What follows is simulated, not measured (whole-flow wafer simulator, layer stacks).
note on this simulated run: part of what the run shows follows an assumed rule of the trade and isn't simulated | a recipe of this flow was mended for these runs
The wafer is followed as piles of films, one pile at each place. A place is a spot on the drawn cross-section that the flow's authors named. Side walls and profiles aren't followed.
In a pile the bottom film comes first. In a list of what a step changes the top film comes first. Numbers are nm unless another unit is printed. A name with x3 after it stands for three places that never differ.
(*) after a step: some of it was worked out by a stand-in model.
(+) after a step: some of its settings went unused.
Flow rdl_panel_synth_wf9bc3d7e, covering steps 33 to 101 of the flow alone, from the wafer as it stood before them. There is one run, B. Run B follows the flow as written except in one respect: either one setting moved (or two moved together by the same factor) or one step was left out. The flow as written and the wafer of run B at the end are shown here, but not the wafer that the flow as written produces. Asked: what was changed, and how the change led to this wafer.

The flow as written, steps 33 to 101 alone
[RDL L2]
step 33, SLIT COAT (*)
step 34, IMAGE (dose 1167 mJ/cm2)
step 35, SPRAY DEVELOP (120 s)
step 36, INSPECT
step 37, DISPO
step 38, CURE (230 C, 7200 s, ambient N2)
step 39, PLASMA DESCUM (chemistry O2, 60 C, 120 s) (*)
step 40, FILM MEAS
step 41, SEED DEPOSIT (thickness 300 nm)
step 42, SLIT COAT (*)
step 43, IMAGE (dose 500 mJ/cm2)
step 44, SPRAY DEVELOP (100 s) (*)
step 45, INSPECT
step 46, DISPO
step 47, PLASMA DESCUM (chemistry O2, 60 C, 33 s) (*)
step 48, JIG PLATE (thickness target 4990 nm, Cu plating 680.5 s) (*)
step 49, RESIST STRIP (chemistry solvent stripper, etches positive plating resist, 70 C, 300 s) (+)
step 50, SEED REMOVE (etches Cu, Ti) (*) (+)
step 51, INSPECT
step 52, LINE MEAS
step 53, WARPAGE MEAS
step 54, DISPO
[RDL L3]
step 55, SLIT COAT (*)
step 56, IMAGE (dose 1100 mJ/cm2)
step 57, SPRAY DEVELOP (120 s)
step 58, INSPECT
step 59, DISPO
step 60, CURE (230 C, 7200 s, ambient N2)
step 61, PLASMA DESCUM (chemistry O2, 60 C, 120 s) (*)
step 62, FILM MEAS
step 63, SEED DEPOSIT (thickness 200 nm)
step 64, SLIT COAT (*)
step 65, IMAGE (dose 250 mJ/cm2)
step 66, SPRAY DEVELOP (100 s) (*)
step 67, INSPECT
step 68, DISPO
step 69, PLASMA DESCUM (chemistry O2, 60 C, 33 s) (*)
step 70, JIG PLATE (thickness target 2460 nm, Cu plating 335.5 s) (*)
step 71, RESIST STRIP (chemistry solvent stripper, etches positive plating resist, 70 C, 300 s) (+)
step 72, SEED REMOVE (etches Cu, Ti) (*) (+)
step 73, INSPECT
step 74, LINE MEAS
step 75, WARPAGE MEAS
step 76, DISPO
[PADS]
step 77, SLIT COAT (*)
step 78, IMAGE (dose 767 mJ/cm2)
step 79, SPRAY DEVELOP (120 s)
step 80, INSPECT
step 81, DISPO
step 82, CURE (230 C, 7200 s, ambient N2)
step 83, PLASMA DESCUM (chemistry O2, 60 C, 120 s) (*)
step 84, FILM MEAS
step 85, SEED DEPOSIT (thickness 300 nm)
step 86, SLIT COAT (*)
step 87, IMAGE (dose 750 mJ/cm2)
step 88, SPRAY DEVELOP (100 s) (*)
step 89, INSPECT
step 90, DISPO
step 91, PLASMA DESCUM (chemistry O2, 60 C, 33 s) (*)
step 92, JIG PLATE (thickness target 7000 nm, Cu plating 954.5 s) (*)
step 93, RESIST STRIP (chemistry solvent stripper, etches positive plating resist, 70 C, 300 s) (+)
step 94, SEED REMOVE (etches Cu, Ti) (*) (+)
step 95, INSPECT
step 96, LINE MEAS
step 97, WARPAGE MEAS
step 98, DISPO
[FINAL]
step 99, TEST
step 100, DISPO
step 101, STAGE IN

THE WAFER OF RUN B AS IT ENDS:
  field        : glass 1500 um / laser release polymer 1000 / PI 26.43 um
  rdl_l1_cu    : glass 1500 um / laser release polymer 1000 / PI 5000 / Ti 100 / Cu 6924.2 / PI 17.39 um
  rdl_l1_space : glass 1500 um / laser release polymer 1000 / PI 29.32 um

What caused this: step 48, JIG PLATE: Cu plating 476.3 s was run, while the flow as written has Cu plating 680.5 s.

How this came from the change, step by step:
  step 48, JIG PLATE (thickness target 4990 nm, Cu plating 680.5 s) (*)
      rdl_l2_cu, rdl_l2_land, rdl_l2_via, rdl_l2_rim, rdl_l3_land, rdl_l3_via: +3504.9 Cu (it would be, as written: +5007.5 Cu)
  step 55, SLIT COAT (*)
      rdl_l2_space: +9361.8 PI (it would be, as written: +10.58 um PI)
      rdl_l2_via: +9934.6 PI (new film) (it would be, as written: +10.74 um PI (new film))
      (also at 14 further places)
  step 64, SLIT COAT (*)
      rdl_l3_cu, rdl_l3_space: +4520 ILINE-POS-THICK-GRADE-A (new film) (it would be, as written: +4624.3 ILINE-POS-THICK-GRADE-A (new film))
      rdl_l2_cu: +5181.4 ILINE-POS-THICK-GRADE-A (new film) (it would be, as written: +5291.3 ILINE-POS-THICK-GRADE-A (new film))
      (also at 5 further places)
  step 66, SPRAY DEVELOP (100 s) (*)
      rdl_l3_cu: -4520 ILINE-POS-THICK-GRADE-A (all of it) (it would be, as written: -4624.3 ILINE-POS-THICK-GRADE-A (all of it))
      rdl_l3_land: -2977.1 ILINE-POS-THICK-GRADE-A (all of it) (it would be, as written: -2880.1 ILINE-POS-THICK-GRADE-A (all of it))
  step 71, RESIST STRIP (chemistry solvent stripper, etches positive plating resist, 70 C, 300 s) (+)
      rdl_l2_cu: -5151.7 ILINE-POS-THICK-GRADE-A (all of it) (it would be, as written: -5261.6 ILINE-POS-THICK-GRADE-A (all of it))
      rdl_l2_space: -5397.6 ILINE-POS-THICK-GRADE-A (all of it) (it would be, as written: -5594.9 ILINE-POS-THICK-GRADE-A (all of it))
      (also at 4 further places)
  step 77, SLIT COAT (*)
      rdl_l2_space: +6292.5 PI (it would be, as written: +6474.9 PI)
      rdl_l1_rim: +5747.1 PI (it would be, as written: +5965.6 PI)
      (also at 5 further places)
  step 86, SLIT COAT (*)
      rdl_l2_cu: +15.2 um ILINE-POS-THICK-GRADE-A (new film) (it would be, as written: +15.31 um ILINE-POS-THICK-GRADE-A (new film))
      rdl_l2_space: +15.22 um ILINE-POS-THICK-GRADE-A (new film) (it would be, as written: +15.33 um ILINE-POS-THICK-GRADE-A (new film))
      (also at 8 further places)
  step 93, RESIST STRIP (chemistry solvent stripper, etches positive plating resist, 70 C, 300 s) (+)
      rdl_l2_cu: -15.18 um ILINE-POS-THICK-GRADE-A (all of it) (it would be, as written: -15.28 um ILINE-POS-THICK-GRADE-A (all of it))
      rdl_l2_space: -15.19 um ILINE-POS-THICK-GRADE-A (all of it) (it would be, as written: -15.3 um ILINE-POS-THICK-GRADE-A (all of it))
      (also at 8 further places)
